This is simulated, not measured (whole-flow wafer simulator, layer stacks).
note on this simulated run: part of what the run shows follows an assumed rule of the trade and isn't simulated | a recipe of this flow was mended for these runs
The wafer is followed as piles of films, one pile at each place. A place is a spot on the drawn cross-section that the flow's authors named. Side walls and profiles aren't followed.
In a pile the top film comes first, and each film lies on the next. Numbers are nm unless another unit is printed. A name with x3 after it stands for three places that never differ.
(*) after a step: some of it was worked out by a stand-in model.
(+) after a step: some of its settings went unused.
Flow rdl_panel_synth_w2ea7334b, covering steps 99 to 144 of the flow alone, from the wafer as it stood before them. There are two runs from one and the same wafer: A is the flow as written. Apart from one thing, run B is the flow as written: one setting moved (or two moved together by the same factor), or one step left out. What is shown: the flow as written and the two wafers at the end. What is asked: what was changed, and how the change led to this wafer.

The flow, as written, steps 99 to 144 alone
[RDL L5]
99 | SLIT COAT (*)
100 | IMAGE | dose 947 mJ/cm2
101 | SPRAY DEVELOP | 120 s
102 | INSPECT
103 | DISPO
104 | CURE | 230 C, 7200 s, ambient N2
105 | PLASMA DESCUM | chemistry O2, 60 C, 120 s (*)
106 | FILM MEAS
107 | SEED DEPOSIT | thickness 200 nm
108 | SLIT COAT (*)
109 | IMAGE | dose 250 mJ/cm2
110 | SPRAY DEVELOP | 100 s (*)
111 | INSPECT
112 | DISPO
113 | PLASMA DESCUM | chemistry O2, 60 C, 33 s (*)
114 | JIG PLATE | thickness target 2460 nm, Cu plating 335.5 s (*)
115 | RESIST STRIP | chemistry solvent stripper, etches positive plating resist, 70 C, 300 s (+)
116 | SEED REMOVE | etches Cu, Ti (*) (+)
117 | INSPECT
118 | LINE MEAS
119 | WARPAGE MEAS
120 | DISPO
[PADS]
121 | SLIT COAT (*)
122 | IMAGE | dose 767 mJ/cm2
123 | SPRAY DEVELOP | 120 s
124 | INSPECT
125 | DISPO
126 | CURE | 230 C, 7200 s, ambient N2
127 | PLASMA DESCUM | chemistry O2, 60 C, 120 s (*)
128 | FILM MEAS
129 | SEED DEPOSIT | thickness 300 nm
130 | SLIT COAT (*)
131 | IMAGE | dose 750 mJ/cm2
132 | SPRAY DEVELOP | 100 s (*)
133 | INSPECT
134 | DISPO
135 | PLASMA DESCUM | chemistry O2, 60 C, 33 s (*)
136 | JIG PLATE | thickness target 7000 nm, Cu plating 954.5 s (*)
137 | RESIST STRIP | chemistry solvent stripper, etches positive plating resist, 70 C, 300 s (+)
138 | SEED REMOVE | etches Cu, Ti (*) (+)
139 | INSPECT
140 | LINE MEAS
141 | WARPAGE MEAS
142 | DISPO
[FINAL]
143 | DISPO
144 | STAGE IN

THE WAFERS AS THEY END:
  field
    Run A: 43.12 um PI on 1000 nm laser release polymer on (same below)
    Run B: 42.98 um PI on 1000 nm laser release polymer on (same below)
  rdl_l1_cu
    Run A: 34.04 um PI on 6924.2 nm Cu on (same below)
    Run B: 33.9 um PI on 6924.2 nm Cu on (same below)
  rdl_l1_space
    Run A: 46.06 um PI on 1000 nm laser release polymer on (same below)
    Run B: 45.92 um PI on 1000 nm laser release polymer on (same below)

The reason: step 114, JIG PLATE: Cu plating 285.2 s was run, though the flow has Cu plating 335.5 s.

How this came from the change, step by step:
  114 | JIG PLATE | thickness target 2460 nm, Cu plating 335.5 s (*)
      rdl_l5_cu, rdl_l5_land, rdl_l5_via, pads_land, pads_via: A +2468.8 Cu | B +2098.7 Cu
  121 | SLIT COAT (*)
      field: A +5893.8 PI | B +5755.7 PI
      rdl_l1_cu: A +5893 PI | B +5754.9 PI
      (and at 22 other places as well)
  130 | SLIT COAT (*)
      rdl_l2_cu, rdl_l2_space: A +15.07 um ILINE-POS-THICK-GRADE-A (new film) | B +15.08 um ILINE-POS-THICK-GRADE-A (new film)
      rdl_l5_cu: A +15.12 um ILINE-POS-THICK-GRADE-A (new film) | B +15 um ILINE-POS-THICK-GRADE-A (new film)
      (and at 7 other places as well)
  132 | SPRAY DEVELOP | 100 s (*)
      pads_cu: A -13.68 um ILINE-POS-THICK-GRADE-A (all of it) | B -13.66 um ILINE-POS-THICK-GRADE-A (all of it)
      pads_land: A -13.11 um ILINE-POS-THICK-GRADE-A (all of it) | B -13.14 um ILINE-POS-THICK-GRADE-A (all of it)
      (and at 1 other place as well)
  137 | RESIST STRIP | chemistry solvent stripper, etches positive plating resist, 70 C, 300 s (+)
      rdl_l5_cu: A -15.09 um ILINE-POS-THICK-GRADE-A (all of it) | B -14.97 um ILINE-POS-THICK-GRADE-A (all of it)
      rdl_l5_space: A -15.09 um ILINE-POS-THICK-GRADE-A (all of it) | B -14.98 um ILINE-POS-THICK-GRADE-A (all of it)
      (and at 3 other places as well)
